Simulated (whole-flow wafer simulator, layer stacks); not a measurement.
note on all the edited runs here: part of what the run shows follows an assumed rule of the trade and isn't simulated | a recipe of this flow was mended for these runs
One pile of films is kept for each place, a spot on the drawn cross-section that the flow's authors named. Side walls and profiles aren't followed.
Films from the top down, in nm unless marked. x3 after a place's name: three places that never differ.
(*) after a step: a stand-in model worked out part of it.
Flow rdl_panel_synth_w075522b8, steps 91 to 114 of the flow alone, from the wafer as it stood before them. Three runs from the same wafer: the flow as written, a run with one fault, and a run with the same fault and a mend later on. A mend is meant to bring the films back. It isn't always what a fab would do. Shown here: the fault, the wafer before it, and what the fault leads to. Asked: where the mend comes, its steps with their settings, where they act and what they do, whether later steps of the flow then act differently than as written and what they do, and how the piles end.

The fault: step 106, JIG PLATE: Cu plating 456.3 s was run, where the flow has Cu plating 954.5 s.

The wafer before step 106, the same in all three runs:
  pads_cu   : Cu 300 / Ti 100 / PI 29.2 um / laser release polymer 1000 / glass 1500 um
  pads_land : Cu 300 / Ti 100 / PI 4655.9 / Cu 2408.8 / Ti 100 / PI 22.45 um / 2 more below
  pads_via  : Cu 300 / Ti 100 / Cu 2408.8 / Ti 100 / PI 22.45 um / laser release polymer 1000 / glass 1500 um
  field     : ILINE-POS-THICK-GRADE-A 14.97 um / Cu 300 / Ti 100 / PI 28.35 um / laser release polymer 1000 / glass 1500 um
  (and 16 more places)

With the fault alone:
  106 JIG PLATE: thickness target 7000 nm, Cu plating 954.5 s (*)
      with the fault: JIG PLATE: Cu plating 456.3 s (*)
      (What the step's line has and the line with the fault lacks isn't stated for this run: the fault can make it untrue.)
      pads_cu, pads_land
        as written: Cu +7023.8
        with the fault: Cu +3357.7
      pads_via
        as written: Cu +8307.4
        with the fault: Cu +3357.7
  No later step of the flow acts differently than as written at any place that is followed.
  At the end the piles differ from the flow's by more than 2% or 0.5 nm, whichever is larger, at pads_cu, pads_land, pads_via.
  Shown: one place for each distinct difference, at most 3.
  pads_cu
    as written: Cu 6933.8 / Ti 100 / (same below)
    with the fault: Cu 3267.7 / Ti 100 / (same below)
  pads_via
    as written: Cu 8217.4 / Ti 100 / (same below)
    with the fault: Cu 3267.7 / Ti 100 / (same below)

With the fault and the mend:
  The mend comes after step 106.
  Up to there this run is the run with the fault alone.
  106a JIG PLATE: Cu plating 498.2 s (*) (the flow's step 106 once more, with other settings)
      pads_cu, pads_land
        Cu +3666.1
      pads_via
        Cu +4949.7
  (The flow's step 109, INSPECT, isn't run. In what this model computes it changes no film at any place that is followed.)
  No later step of the flow acts differently than as written at any place that is followed.
  At the end the piles are the same as the flow's at every place that both follow.
